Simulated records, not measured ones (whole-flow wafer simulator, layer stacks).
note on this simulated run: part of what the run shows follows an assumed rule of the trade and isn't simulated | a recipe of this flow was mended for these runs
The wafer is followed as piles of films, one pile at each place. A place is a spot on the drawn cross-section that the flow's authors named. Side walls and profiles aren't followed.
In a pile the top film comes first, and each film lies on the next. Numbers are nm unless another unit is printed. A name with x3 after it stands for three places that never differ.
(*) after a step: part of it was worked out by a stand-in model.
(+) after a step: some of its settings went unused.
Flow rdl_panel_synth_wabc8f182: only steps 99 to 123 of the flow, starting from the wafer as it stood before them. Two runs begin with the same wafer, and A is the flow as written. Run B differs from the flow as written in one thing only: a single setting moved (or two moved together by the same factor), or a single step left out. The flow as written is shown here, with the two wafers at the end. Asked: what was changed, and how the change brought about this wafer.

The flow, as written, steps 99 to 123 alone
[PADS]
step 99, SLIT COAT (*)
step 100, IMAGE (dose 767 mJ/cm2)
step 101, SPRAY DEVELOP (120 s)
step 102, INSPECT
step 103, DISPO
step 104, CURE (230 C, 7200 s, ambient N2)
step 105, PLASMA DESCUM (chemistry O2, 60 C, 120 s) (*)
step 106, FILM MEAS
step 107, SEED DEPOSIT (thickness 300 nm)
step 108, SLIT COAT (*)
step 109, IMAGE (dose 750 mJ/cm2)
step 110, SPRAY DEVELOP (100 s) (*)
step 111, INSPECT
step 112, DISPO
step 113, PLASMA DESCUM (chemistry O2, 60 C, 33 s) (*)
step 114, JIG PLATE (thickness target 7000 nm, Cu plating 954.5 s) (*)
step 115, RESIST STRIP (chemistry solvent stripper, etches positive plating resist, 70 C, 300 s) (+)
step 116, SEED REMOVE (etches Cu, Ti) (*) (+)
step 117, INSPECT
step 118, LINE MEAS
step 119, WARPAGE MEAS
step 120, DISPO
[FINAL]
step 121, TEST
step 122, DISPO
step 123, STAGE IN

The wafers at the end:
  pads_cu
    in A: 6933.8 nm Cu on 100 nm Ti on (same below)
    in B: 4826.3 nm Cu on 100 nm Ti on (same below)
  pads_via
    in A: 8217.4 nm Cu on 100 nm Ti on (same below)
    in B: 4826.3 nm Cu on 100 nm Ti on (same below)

Cause: step 114, JIG PLATE: Cu plating 668.1 s was run, though the flow has Cu plating 954.5 s.

The path from the change to this, step by step:
  step 114, JIG PLATE (thickness target 7000 nm, Cu plating 954.5 s) (*)
      pads_cu, pads_land: A Cu gains 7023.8 | B Cu gains 4916.3
      pads_via: A Cu gains 8307.4 | B Cu gains 4916.3
